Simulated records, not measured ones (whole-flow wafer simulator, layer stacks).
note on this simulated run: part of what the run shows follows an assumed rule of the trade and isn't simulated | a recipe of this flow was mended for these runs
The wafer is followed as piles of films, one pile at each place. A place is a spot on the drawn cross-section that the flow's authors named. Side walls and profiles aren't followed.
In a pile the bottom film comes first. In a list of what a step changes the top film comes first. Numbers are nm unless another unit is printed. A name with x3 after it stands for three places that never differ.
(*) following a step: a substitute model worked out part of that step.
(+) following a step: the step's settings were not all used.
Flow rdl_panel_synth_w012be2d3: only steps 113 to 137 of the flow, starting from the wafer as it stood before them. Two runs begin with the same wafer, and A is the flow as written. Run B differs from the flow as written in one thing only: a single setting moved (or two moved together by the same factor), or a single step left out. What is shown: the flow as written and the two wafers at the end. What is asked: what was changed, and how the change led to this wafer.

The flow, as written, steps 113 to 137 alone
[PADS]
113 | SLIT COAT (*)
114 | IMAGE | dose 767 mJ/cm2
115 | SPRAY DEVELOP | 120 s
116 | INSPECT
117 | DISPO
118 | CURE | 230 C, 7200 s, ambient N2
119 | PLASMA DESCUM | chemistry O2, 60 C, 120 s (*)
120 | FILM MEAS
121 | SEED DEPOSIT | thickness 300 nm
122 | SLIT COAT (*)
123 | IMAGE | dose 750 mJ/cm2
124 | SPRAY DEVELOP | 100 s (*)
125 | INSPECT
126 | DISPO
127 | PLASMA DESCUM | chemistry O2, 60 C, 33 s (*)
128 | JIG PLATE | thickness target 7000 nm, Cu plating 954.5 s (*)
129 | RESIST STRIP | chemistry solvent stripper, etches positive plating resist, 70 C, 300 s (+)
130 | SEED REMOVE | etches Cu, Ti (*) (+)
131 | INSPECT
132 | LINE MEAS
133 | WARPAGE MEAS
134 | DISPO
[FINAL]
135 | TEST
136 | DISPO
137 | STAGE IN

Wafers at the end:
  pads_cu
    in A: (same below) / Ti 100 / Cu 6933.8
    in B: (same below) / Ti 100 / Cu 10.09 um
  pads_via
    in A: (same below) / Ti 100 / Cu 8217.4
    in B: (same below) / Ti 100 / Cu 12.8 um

What caused this: step 128, JIG PLATE: Cu plating 1384 s was run, while the flow as written has Cu plating 954.5 s.

Step by step, how the change led to this:
  128 | JIG PLATE | thickness target 7000 nm, Cu plating 954.5 s (*)
      pads_cu, pads_land: A +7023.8 Cu | B +10.18 um Cu
      pads_via: A +8307.4 Cu | B +12.89 um Cu
